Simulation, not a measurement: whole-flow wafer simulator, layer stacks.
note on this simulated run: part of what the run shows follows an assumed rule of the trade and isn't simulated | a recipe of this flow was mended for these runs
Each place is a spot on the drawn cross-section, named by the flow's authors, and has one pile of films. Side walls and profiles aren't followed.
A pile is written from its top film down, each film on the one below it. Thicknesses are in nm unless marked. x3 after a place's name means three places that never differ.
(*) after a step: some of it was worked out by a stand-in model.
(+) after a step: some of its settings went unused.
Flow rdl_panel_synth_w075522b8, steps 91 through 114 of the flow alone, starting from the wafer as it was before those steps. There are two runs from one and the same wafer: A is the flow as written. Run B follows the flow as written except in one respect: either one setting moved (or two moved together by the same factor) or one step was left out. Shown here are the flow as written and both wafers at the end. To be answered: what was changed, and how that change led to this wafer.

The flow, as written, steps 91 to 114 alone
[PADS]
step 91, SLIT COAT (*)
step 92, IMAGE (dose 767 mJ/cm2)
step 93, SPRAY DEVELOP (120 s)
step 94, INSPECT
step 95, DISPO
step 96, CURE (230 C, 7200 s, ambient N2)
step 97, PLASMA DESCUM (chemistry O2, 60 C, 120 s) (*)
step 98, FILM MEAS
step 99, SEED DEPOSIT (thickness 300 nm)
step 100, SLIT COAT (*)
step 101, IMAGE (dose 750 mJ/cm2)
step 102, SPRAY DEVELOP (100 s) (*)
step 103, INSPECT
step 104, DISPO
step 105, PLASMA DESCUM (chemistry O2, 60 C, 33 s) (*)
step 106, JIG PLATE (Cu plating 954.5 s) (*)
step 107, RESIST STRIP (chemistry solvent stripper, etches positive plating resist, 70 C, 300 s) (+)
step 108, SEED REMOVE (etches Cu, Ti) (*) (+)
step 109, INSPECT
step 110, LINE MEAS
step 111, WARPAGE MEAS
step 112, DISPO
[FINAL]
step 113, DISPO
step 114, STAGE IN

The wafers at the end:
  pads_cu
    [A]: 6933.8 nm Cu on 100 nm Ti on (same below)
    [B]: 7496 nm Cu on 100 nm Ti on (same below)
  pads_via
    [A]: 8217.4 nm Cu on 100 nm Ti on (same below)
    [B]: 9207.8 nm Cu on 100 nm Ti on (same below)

Cause: step 106, JIG PLATE: Cu plating 1031 s was run, though the flow has Cu plating 954.5 s.

The path from the change to this, step by step:
  step 106, JIG PLATE (Cu plating 954.5 s) (*)
      pads_cu, pads_land: A +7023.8 Cu | B +7586 Cu
      pads_via: A +8307.4 Cu | B +9297.8 Cu
